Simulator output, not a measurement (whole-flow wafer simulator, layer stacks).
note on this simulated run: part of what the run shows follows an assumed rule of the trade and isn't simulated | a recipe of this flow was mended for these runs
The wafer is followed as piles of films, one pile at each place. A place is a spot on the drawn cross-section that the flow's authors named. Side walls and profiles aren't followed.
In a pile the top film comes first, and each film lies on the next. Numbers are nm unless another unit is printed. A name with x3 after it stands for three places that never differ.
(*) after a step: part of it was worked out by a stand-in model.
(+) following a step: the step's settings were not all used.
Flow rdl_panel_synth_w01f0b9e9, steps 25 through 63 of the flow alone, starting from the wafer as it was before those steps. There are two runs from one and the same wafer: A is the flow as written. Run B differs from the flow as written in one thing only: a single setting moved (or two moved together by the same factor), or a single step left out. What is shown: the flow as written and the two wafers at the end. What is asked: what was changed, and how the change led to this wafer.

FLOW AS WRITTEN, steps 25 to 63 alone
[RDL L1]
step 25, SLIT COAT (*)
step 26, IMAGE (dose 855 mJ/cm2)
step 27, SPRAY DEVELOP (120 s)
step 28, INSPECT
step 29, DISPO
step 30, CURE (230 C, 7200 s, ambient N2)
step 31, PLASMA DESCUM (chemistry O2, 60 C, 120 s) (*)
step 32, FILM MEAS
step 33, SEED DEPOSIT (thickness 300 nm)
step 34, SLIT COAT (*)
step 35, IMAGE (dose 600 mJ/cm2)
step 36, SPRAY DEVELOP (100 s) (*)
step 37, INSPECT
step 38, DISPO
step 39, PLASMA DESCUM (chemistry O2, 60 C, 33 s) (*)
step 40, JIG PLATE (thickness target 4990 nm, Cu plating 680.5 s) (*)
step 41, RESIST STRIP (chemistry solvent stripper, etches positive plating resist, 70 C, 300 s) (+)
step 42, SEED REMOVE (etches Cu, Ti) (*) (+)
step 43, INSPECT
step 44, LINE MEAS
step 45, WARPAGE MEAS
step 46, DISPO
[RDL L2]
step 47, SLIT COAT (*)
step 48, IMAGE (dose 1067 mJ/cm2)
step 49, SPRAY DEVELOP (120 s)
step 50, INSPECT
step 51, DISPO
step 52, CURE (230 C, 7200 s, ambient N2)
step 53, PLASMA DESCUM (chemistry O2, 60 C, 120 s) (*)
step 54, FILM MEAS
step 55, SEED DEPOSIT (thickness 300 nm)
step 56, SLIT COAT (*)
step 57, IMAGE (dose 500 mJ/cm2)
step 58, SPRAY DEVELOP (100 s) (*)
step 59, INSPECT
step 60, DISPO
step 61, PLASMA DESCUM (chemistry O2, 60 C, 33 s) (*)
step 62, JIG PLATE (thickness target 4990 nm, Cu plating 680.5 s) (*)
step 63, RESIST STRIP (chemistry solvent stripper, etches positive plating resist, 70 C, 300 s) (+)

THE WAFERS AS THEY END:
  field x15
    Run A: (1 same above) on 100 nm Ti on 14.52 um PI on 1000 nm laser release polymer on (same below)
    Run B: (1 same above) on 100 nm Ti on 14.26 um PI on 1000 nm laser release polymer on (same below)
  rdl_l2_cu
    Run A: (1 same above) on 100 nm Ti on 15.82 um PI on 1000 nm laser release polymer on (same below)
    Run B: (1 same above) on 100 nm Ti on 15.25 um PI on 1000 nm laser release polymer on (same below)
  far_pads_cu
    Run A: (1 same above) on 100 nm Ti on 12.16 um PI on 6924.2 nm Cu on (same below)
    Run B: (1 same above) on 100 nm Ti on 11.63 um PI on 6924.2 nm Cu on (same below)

Cause: step 40, JIG PLATE: Cu plating 525.3 s was run, though the flow has Cu plating 680.5 s.

How this came from the change, step by step:
  step 40, JIG PLATE (thickness target 4990 nm, Cu plating 680.5 s) (*)
      rdl_l1_cu, rdl_l1_land, rdl_l1_via, rdl_l1_rim, rdl_l2_land, rdl_l2_via: A +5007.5 Cu | B +3865.5 Cu
  step 47, SLIT COAT (*)
      field x15, rdl_l2_rim x3: A +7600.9 PI | B +7343.8 PI
      rdl_l2_cu, rdl_l2_space: A +8899.9 PI | B +8339 PI
      (and at 5 other places as well)
  step 56, SLIT COAT (*)
      rdl_l1_cu: A +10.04 um ILINE-POS-THICK-GRADE-A (new film) | B +10.14 um ILINE-POS-THICK-GRADE-A (new film)
      rdl_l1_space: A +11.02 um ILINE-POS-THICK-GRADE-A (new film) | B +10.92 um ILINE-POS-THICK-GRADE-A (new film)
      (and at 3 other places as well)
  step 58, SPRAY DEVELOP (100 s) (*)
      rdl_l2_land: A -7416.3 ILINE-POS-THICK-GRADE-A (all of it) | B -7583.1 ILINE-POS-THICK-GRADE-A (all of it)
      rdl_l2_via: A -12.83 um ILINE-POS-THICK-GRADE-A (all of it) | B -13.02 um ILINE-POS-THICK-GRADE-A (all of it)
  step 63, RESIST STRIP (chemistry solvent stripper, etches positive plating resist, 70 C, 300 s) (+)
      rdl_l1_cu: A -10.01 um ILINE-POS-THICK-GRADE-A (all of it) | B -10.11 um ILINE-POS-THICK-GRADE-A (all of it)
      rdl_l1_space: A -10.99 um ILINE-POS-THICK-GRADE-A (all of it) | B -10.89 um ILINE-POS-THICK-GRADE-A (all of it)
      (and at 1 other place as well)
